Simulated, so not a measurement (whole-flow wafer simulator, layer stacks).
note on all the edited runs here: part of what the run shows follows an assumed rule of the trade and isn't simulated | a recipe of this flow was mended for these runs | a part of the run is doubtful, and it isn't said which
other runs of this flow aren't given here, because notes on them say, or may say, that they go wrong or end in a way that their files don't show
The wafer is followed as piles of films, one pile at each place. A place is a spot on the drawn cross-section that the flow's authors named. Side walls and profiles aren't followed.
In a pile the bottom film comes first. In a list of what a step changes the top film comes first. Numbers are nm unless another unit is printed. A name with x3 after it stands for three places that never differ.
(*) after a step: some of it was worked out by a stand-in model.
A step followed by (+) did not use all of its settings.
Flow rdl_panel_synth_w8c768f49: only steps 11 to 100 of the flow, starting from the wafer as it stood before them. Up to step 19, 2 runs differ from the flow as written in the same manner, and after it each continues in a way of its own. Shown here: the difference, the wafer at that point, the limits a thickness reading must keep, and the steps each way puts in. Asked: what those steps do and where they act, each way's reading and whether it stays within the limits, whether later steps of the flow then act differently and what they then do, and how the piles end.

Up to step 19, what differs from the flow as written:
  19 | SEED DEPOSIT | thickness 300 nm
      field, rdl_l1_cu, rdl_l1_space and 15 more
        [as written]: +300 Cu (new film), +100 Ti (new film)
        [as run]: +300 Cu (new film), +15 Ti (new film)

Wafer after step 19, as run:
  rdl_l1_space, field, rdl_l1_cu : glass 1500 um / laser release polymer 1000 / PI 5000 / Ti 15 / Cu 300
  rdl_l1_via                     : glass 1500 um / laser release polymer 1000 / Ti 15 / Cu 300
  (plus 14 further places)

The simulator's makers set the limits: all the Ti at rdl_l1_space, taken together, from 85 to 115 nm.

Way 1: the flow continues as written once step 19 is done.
  The reading taken after step 19 is 15 nm, which is outside the limits.
  Steps later in the flow that act otherwise than as written (3 other steps are not shown; they differ only slightly, by no more than 2% or 0.5 nm, whichever is larger):
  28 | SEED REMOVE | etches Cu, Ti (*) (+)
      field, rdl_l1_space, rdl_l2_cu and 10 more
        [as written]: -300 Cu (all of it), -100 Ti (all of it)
        [this way]: -300 Cu (all of it), -15 Ti (all of it)
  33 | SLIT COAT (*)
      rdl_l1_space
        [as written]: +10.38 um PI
        [this way]: +10.32 um PI
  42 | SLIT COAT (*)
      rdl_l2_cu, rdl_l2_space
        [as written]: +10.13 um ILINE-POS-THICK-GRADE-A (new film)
        [this way]: +10.12 um ILINE-POS-THICK-GRADE-A (new film)
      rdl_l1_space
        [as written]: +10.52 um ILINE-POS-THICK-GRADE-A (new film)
        [this way]: +10.51 um ILINE-POS-THICK-GRADE-A (new film)
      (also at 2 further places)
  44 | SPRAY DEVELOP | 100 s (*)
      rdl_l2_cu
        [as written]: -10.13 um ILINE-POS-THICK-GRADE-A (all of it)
        [this way]: -10.12 um ILINE-POS-THICK-GRADE-A (all of it)
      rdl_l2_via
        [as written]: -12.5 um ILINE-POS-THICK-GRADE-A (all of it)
        [this way]: -12.52 um ILINE-POS-THICK-GRADE-A (all of it)
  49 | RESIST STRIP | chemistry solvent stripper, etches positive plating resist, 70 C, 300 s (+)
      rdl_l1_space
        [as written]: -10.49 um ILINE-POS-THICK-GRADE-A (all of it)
        [this way]: -10.48 um ILINE-POS-THICK-GRADE-A (all of it)
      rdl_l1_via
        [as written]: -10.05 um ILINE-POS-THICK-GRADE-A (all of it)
        [this way]: -10.06 um ILINE-POS-THICK-GRADE-A (all of it)
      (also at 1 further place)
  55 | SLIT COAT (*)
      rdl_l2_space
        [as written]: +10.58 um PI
        [this way]: +10.57 um PI
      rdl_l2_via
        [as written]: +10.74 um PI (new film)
        [this way]: +10.75 um PI (new film)
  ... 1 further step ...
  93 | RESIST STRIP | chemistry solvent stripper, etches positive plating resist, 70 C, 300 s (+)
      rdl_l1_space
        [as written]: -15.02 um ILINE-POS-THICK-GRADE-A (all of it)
        [this way]: -15.01 um ILINE-POS-THICK-GRADE-A (all of it)
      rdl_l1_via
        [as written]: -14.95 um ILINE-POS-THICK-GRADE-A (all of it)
        [this way]: -14.96 um ILINE-POS-THICK-GRADE-A (all of it)
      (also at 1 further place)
  By the end, the piles at rdl_l1_cu, rdl_l1_via, rdl_l1_rim, rdl_l2_land, rdl_l2_via depart from the flow's by more than 2% or 0.5 nm, whichever is larger.
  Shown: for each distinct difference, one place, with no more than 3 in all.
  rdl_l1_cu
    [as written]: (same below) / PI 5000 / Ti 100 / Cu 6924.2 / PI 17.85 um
    [this way]: (same below) / PI 5000 / Ti 15 / Cu 6924.2 / PI 17.86 um
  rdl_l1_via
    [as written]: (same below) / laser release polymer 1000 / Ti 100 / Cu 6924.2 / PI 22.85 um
    [this way]: (same below) / laser release polymer 1000 / Ti 15 / Cu 6924.2 / PI 22.86 um
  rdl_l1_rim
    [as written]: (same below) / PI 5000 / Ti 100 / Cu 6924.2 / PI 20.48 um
    [this way]: (same below) / PI 5000 / Ti 15 / Cu 6924.2 / PI 20.51 um

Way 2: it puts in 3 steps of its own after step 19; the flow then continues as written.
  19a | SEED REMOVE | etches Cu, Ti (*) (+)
      field, rdl_l1_cu, rdl_l1_space and 15 more
        -300 Cu (all of it), -15 Ti (all of it)
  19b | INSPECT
      alters no film at any place that is followed
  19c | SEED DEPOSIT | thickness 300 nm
      field, rdl_l1_cu, rdl_l1_space and 15 more
        +300 Cu (new film), +100 Ti (new film)
  The reading taken after step 19c is 100 nm, which is within the limits.
  Every later step of the flow that is run acts as written at every place that is followed.
  At every place that both follow, the piles at the end match the flow's.

Inside the limits: way 2. Outside the limits: way 1.
